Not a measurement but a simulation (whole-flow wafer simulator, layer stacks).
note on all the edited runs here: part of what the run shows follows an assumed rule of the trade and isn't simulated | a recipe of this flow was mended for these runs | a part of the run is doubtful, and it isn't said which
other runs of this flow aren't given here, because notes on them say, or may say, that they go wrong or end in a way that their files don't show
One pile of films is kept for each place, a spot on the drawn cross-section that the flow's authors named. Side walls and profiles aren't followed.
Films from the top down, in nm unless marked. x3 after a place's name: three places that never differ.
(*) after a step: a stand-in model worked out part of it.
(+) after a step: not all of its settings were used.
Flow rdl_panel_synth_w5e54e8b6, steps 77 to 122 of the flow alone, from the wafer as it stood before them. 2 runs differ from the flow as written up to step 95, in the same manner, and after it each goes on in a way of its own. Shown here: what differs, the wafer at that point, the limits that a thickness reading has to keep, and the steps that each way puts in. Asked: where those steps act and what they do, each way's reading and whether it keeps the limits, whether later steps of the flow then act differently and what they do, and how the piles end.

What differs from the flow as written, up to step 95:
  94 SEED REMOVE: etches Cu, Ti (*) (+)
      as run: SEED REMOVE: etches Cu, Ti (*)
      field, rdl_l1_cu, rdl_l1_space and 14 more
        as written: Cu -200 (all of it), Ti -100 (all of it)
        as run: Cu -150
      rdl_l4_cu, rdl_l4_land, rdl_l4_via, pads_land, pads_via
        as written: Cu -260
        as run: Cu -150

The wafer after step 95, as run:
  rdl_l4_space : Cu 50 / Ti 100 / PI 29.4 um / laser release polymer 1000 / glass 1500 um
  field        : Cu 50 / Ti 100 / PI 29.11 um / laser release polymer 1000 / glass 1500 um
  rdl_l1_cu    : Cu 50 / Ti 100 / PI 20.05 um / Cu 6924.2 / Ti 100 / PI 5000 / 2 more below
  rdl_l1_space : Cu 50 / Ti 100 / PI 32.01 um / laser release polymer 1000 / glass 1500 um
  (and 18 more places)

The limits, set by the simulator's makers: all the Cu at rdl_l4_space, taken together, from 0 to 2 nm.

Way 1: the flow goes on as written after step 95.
  The reading after step 95: 50 nm, outside the limits.
  Later steps of the flow that act differently than as written (1 more step differs only slightly, by at most 2% or 0.5 nm, whichever is larger, and isn't shown):
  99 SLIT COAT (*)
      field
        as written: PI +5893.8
        this way: PI +5878.7 (new film)
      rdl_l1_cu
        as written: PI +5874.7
        this way: PI +5859.7 (new film)
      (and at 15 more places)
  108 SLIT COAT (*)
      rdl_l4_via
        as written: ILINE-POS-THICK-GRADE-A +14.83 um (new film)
        this way: ILINE-POS-THICK-GRADE-A +14.84 um (new film)
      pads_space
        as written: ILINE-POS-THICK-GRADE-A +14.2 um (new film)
        this way: ILINE-POS-THICK-GRADE-A +14.19 um (new film)
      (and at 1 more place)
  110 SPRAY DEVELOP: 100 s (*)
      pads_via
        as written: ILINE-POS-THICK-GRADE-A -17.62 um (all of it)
        this way: ILINE-POS-THICK-GRADE-A -17.63 um (all of it)
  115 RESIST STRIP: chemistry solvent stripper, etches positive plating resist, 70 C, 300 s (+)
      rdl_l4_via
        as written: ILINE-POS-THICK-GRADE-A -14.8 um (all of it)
        this way: ILINE-POS-THICK-GRADE-A -14.81 um (all of it)
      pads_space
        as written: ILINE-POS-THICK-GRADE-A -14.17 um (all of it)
        this way: ILINE-POS-THICK-GRADE-A -14.16 um (all of it)
  At the end the piles differ from the flow's by more than 2% or 0.5 nm, whichever is larger, at field, rdl_l1_cu, rdl_l1_space and 19 more.
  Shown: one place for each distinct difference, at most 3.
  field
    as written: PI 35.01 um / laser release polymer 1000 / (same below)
    this way: PI 5878.7 / Cu 50 / Ti 100 / PI 29.11 um / laser release polymer 1000 / (same below)
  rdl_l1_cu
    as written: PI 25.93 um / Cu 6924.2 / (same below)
    this way: PI 5859.7 / Cu 50 / Ti 100 / PI 20.05 um / Cu 6924.2 / (same below)
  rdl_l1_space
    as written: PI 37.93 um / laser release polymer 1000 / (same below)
    this way: PI 5905.8 / Cu 50 / Ti 100 / PI 32.01 um / laser release polymer 1000 / (same below)

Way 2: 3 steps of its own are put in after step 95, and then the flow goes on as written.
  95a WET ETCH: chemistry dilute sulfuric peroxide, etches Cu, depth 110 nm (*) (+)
      field, rdl_l1_cu, rdl_l1_space and 14 more
        Cu -50 (all of it)
      rdl_l4_cu, rdl_l4_land, rdl_l4_via, pads_land, pads_via
        Cu -110
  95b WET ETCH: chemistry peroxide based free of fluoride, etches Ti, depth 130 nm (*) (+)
      field, rdl_l1_cu, rdl_l1_space and 14 more
        Ti -100 (all of it)
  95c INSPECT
      changes no film at any place that is followed
  The reading after step 95c: 0 nm, within the limits.
  Later steps of the flow that act differently than as written:
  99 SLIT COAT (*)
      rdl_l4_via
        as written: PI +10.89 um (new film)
        this way: PI +10.79 um (new film)
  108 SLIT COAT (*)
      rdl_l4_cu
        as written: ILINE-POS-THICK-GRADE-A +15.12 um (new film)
        this way: ILINE-POS-THICK-GRADE-A +15.09 um (new film)
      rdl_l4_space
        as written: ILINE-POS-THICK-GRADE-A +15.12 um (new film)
        this way: ILINE-POS-THICK-GRADE-A +15.1 um (new film)
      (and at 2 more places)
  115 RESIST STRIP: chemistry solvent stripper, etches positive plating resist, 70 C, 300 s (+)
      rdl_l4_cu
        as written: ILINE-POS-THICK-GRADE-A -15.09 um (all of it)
        this way: ILINE-POS-THICK-GRADE-A -15.06 um (all of it)
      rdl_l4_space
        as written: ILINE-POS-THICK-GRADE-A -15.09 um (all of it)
        this way: ILINE-POS-THICK-GRADE-A -15.07 um (all of it)
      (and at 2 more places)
  At the end the piles differ from the flow's only slightly at the places that both follow, by at most 2% or 0.5 nm, whichever is larger.

Within the limits: way 2. Outside them: way 1.
